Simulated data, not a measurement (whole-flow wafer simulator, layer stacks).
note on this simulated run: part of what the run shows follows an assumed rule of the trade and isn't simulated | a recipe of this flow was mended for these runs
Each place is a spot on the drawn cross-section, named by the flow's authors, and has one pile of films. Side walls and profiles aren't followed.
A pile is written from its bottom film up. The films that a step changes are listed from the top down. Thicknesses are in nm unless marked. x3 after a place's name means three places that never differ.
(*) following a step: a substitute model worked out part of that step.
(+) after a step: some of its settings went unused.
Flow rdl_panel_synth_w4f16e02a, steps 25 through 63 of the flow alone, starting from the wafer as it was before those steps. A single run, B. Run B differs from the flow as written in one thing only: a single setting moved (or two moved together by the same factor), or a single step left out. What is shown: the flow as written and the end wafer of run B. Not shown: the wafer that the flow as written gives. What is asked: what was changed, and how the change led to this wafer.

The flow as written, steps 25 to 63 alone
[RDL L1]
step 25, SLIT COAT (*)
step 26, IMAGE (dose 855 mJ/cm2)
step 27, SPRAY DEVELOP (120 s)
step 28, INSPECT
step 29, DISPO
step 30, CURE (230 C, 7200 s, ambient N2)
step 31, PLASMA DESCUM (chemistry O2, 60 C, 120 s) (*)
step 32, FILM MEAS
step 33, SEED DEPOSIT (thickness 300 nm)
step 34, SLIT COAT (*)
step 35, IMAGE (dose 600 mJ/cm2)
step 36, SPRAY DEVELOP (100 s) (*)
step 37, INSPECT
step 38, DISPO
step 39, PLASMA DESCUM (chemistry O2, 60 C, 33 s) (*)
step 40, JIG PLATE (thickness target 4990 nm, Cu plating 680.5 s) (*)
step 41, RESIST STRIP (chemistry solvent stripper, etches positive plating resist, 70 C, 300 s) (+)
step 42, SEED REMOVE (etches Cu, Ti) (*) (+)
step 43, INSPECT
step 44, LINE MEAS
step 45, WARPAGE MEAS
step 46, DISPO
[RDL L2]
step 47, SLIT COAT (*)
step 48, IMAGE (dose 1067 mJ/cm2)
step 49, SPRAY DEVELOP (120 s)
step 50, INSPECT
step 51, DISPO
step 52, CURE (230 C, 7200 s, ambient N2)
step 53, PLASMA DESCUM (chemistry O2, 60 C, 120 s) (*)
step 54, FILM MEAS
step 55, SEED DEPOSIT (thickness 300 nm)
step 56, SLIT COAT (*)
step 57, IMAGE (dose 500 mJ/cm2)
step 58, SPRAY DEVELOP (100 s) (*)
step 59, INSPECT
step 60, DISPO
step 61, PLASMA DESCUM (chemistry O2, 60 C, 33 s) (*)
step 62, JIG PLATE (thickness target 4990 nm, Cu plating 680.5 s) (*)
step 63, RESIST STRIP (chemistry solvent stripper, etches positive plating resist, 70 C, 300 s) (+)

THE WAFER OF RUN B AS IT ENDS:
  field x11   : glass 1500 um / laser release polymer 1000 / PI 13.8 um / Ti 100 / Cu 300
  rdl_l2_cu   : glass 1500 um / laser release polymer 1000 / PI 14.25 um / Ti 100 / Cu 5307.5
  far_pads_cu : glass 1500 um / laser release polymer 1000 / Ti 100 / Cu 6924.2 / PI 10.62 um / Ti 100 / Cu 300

What caused this: step 40, JIG PLATE: Cu plating 241.6 s was run, while the flow as written has Cu plating 680.5 s.

The path from the change to this, step by step:
  step 40, JIG PLATE (thickness target 4990 nm, Cu plating 680.5 s) (*)
      rdl_l1_cu, rdl_l1_land, rdl_l1_via, rdl_l1_rim, rdl_l2_land, rdl_l2_via: Cu gains 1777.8 (as written it would have been: Cu gains 5007.5)
  step 47, SLIT COAT (*)
      field x11, rdl_l2_rim x3: PI gains 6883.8 (as written it would have been: PI gains 7600.9)
      rdl_l2_cu, rdl_l2_space: PI gains 7336.2 (as written it would have been: PI gains 8899.9)
      (and at 6 other places as well)
  step 56, SLIT COAT (*)
      rdl_l1_via: ILINE-POS-THICK-GRADE-A gains 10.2 um (new film) (as written it would have been: ILINE-POS-THICK-GRADE-A gains 9582.7 (new film))
      far_pads_cu: ILINE-POS-THICK-GRADE-A gains 9504.5 (new film) (as written it would have been: ILINE-POS-THICK-GRADE-A gains 9933.1 (new film))
      (and at 8 other places as well)
  step 58, SPRAY DEVELOP (100 s) (*)
      rdl_l2_cu: ILINE-POS-THICK-GRADE-A loses 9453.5 (all of it) (as written it would have been: ILINE-POS-THICK-GRADE-A loses 9884.2 (all of it))
      rdl_l2_land: ILINE-POS-THICK-GRADE-A loses 7905.9 (all of it) (as written it would have been: ILINE-POS-THICK-GRADE-A loses 7416.3 (all of it))
      (and at 1 other place as well)
  step 63, RESIST STRIP (chemistry solvent stripper, etches positive plating resist, 70 C, 300 s) (+)
      rdl_l1_via: ILINE-POS-THICK-GRADE-A loses 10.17 um (all of it) (as written it would have been: ILINE-POS-THICK-GRADE-A loses 9553 (all of it))
      far_pads_cu: ILINE-POS-THICK-GRADE-A loses 9474.8 (all of it) (as written it would have been: ILINE-POS-THICK-GRADE-A loses 9903.4 (all of it))
      (and at 5 other places as well)
